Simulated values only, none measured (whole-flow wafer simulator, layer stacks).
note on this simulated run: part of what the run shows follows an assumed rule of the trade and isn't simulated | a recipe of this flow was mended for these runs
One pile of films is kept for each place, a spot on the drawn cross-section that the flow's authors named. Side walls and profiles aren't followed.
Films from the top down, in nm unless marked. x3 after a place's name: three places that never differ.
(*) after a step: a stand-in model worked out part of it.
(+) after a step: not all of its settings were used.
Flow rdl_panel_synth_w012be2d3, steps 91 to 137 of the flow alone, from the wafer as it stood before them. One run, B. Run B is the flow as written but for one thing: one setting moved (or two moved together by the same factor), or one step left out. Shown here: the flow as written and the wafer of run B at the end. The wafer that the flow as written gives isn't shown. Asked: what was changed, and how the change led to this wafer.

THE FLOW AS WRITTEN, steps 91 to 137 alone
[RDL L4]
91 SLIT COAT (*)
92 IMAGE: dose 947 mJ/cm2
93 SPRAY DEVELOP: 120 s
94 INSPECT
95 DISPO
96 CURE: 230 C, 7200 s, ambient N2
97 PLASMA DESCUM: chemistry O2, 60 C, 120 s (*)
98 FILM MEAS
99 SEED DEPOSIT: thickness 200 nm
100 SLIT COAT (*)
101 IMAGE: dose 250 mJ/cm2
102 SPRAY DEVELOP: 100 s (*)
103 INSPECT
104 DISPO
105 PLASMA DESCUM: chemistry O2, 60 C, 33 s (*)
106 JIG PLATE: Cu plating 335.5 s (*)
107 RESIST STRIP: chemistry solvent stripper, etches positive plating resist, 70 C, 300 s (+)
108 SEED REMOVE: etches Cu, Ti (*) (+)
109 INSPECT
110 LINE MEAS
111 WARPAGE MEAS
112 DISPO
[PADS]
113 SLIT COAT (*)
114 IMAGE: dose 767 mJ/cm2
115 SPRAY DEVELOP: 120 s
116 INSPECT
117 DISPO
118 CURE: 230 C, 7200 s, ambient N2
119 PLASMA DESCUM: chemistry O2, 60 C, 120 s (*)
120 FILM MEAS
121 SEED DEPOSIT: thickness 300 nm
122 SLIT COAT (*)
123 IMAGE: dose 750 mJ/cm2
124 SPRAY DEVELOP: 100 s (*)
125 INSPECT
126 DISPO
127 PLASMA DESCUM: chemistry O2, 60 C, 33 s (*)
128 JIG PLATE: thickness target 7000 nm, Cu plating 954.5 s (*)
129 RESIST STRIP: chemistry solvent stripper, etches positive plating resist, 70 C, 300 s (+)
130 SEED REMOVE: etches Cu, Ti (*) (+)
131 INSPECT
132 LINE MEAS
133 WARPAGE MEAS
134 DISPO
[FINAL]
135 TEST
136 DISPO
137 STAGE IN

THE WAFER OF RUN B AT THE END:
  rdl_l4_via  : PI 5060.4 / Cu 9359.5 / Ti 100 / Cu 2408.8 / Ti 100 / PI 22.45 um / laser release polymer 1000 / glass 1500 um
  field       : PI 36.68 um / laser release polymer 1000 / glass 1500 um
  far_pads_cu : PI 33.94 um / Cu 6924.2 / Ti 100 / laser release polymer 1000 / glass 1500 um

The cause: step 106, JIG PLATE: Cu plating 416 s was run, where the flow has Cu plating 335.5 s.

How the change led to this, step by step:
  106 JIG PLATE: Cu plating 335.5 s (*)
      rdl_l4_cu, rdl_l4_land, pads_land, pads_via: Cu +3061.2 (as written it would be: Cu +2468.8)
      rdl_l4_via: Cu +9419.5 (as written it would be: Cu +2468.8)
  113 SLIT COAT (*)
      rdl_l4_via: PI +5060.4 (new film) (as written it would be: PI +10.89 um (new film))
      field: PI +6119.3 (as written it would be: PI +5893.8)
      (and at 20 more places)
  122 SLIT COAT (*)
      rdl_l1_rim: ILINE-POS-THICK-GRADE-A +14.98 um (new film) (as written it would be: ILINE-POS-THICK-GRADE-A +14.99 um (new film))
      rdl_l3_via: ILINE-POS-THICK-GRADE-A +14.81 um (new film) (as written it would be: ILINE-POS-THICK-GRADE-A +14.8 um (new film))
      (and at 8 more places)
  124 SPRAY DEVELOP: 100 s (*)
      pads_cu: ILINE-POS-THICK-GRADE-A -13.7 um (all of it) (as written it would be: ILINE-POS-THICK-GRADE-A -13.68 um (all of it))
      pads_land: ILINE-POS-THICK-GRADE-A -13.06 um (all of it) (as written it would be: ILINE-POS-THICK-GRADE-A -13.11 um (all of it))
      (and at 1 more place)
  129 RESIST STRIP: chemistry solvent stripper, etches positive plating resist, 70 C, 300 s (+)
      rdl_l3_via: ILINE-POS-THICK-GRADE-A -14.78 um (all of it) (as written it would be: ILINE-POS-THICK-GRADE-A -14.77 um (all of it))
      rdl_l4_cu: ILINE-POS-THICK-GRADE-A -15.23 um (all of it) (as written it would be: ILINE-POS-THICK-GRADE-A -15.09 um (all of it))
      (and at 4 more places)
